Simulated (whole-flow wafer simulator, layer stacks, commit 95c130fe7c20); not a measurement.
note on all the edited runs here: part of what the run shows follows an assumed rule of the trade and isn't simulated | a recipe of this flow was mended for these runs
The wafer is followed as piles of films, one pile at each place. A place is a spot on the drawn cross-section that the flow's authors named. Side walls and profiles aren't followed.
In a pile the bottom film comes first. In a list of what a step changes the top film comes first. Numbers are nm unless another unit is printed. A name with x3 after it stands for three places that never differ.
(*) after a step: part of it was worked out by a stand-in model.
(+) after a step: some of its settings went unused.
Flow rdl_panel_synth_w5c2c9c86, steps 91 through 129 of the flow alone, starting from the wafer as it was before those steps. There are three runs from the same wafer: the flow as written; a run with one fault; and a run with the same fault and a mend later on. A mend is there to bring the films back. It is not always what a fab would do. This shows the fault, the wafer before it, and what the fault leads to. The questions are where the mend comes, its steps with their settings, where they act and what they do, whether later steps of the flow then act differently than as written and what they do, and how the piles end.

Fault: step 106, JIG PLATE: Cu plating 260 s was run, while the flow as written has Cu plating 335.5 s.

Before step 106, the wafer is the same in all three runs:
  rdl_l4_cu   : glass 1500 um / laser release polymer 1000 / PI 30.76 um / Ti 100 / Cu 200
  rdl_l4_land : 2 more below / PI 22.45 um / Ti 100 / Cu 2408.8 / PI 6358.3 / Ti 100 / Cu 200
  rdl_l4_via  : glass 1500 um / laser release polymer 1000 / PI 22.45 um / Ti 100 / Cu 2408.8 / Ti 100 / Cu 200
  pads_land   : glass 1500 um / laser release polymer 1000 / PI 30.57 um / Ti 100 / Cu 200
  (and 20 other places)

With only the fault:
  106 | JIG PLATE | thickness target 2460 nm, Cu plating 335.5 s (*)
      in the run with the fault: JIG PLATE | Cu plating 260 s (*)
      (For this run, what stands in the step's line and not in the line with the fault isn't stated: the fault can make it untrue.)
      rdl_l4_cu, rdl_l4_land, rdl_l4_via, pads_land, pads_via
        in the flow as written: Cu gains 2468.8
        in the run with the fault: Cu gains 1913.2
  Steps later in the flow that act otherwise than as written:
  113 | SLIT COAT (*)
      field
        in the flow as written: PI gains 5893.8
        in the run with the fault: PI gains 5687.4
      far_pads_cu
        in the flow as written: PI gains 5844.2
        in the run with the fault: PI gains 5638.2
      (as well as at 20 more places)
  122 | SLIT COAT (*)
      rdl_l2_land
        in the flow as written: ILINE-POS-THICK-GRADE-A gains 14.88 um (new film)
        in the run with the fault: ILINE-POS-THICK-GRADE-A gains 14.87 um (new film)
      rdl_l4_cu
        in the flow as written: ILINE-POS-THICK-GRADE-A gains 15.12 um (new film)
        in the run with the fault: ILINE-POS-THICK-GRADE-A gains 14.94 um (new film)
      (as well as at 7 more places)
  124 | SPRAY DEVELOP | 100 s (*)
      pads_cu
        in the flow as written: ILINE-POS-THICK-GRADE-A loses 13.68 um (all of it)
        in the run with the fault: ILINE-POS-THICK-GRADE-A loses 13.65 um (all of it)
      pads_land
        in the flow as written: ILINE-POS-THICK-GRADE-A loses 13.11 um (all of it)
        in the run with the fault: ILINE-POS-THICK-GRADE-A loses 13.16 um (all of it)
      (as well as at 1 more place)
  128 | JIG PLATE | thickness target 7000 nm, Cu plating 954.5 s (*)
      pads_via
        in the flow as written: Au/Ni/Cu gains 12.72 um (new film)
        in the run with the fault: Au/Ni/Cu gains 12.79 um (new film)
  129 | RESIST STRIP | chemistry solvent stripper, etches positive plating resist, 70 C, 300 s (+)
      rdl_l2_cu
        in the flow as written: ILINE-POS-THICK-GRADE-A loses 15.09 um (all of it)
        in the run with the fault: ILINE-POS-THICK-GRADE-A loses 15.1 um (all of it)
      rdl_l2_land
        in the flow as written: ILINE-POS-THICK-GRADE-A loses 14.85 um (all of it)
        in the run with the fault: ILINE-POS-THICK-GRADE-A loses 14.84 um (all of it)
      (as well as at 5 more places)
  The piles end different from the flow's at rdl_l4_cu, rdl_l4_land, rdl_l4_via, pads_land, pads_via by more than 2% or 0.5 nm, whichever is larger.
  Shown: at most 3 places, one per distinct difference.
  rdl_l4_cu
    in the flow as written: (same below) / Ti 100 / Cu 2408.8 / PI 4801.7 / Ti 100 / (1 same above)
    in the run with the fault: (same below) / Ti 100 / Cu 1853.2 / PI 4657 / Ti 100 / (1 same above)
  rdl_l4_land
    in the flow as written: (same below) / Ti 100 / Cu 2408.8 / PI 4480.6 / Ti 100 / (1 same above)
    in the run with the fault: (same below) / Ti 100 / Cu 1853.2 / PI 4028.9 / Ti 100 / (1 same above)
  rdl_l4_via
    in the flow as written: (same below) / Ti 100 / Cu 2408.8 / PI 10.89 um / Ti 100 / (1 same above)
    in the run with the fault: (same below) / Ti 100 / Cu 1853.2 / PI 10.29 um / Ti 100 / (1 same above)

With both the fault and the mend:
  The mend stands after step 106.
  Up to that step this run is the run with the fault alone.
  106a | JIG PLATE | Cu plating 75.49 s (*) (the flow's step 106 again, with other settings)
      rdl_l4_cu, rdl_l4_land, rdl_l4_via, pads_land, pads_via
        Cu gains 555.5
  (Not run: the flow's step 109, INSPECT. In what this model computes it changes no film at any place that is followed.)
  None of the later steps of the flow differs from how it acts as written, at any place that is followed, by more than 2% or 0.5 nm, whichever is larger.
  At the end the piles are close to the flow's at the places that both follow, differing by at most 2% or 0.5 nm, whichever is larger.
